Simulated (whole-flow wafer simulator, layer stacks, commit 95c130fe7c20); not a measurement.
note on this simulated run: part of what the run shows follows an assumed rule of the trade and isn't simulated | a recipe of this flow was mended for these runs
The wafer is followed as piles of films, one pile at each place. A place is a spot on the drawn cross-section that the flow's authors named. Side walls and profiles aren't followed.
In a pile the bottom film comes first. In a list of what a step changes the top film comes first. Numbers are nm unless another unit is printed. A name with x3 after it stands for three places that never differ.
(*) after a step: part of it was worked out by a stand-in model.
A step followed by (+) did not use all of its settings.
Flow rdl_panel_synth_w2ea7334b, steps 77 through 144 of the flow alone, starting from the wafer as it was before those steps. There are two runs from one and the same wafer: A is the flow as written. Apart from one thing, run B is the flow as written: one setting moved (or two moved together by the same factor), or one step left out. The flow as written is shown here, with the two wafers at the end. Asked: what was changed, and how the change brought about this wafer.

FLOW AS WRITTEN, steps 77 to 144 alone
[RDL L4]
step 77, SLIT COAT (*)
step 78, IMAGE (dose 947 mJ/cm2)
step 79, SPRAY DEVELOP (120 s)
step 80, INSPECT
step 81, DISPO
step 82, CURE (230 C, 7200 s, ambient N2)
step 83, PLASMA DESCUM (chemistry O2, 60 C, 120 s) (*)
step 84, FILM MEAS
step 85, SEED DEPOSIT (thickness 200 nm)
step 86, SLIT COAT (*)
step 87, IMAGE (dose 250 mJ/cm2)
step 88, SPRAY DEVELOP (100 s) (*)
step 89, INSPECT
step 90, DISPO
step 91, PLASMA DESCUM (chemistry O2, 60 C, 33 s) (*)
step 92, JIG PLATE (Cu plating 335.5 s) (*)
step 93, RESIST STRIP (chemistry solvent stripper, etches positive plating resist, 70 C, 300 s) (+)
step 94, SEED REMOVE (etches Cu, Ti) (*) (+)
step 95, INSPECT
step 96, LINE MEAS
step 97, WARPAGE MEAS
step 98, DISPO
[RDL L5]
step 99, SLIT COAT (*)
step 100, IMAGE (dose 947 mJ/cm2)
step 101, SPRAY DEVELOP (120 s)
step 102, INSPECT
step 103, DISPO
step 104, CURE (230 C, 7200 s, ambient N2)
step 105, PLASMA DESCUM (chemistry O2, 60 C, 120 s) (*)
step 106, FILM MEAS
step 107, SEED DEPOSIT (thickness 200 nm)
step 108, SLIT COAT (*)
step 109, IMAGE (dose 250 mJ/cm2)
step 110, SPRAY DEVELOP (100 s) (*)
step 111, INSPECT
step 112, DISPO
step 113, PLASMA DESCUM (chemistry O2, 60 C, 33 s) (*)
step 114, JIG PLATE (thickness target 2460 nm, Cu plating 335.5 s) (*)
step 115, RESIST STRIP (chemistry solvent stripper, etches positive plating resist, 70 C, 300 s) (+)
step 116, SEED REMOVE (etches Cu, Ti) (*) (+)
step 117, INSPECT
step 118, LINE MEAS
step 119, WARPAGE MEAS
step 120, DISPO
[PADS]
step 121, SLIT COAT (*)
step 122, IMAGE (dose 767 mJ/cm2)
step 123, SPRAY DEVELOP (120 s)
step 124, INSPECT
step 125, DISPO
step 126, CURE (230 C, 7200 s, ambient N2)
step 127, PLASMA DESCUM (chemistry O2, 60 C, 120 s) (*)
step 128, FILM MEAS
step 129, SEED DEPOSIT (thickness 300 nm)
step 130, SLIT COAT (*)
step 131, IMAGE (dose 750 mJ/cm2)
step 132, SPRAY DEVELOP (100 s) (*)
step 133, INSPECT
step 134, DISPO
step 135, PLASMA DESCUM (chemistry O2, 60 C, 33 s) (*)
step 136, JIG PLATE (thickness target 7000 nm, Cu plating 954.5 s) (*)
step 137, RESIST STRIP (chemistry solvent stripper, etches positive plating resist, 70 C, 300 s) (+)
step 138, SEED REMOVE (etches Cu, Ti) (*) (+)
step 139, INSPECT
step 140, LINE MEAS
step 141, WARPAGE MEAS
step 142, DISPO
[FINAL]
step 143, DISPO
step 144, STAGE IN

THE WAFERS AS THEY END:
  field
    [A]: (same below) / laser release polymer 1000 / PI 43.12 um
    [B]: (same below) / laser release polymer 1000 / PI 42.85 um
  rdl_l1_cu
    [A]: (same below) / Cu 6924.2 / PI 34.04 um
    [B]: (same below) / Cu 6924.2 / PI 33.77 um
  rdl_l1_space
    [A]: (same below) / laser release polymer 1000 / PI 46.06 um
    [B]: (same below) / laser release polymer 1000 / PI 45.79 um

Cause: step 92, JIG PLATE: Cu plating 281.8 s was run, though the flow has Cu plating 335.5 s.

The path from the change to this, step by step:
  step 92, JIG PLATE (Cu plating 335.5 s) (*)
      rdl_l4_cu, rdl_l4_land, rdl_l4_via, rdl_l5_land, rdl_l5_via: A +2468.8 Cu | B +2073.7 Cu
  step 99, SLIT COAT (*)
      field, pads_cu, pads_space, pads_land, pads_via: A +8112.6 PI | B +7842.1 PI
      rdl_l1_cu: A +8091.4 PI | B +7821.1 PI
      (also at 17 further places)
  step 108, SLIT COAT (*)
      rdl_l4_land: A +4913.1 ILINE-POS-THICK-GRADE-A (new film) | B +5020 ILINE-POS-THICK-GRADE-A (new film)
      rdl_l4_via: A +4830.6 ILINE-POS-THICK-GRADE-A (new film) | B +4974 ILINE-POS-THICK-GRADE-A (new film)
  step 115, RESIST STRIP (chemistry solvent stripper, etches positive plating resist, 70 C, 300 s) (+)
      rdl_l4_land: A -4883.4 ILINE-POS-THICK-GRADE-A (all of it) | B -4990.3 ILINE-POS-THICK-GRADE-A (all of it)
      rdl_l4_via: A -4800.9 ILINE-POS-THICK-GRADE-A (all of it) | B -4944.3 ILINE-POS-THICK-GRADE-A (all of it)
  step 121, SLIT COAT (*)
      rdl_l4_via: A +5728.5 PI | B +5867.9 PI
      rdl_l5_via: A +10.89 um PI (new film) | B +10.93 um PI (new film)
  step 130, SLIT COAT (*)
      rdl_l2_cu, rdl_l2_space: A +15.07 um ILINE-POS-THICK-GRADE-A (new film) | B +15.08 um ILINE-POS-THICK-GRADE-A (new film)
      rdl_l4_cu, rdl_l4_space: A +15.01 um ILINE-POS-THICK-GRADE-A (new film) | B +15 um ILINE-POS-THICK-GRADE-A (new film)
      (also at 5 further places)
  step 137, RESIST STRIP (chemistry solvent stripper, etches positive plating resist, 70 C, 300 s) (+)
      rdl_l4_cu, rdl_l4_space: A -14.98 um ILINE-POS-THICK-GRADE-A (all of it) | B -14.97 um ILINE-POS-THICK-GRADE-A (all of it)
      rdl_l5_cu, rdl_l5_space: A -15.09 um ILINE-POS-THICK-GRADE-A (all of it) | B -15.08 um ILINE-POS-THICK-GRADE-A (all of it)
      (also at 3 further places)
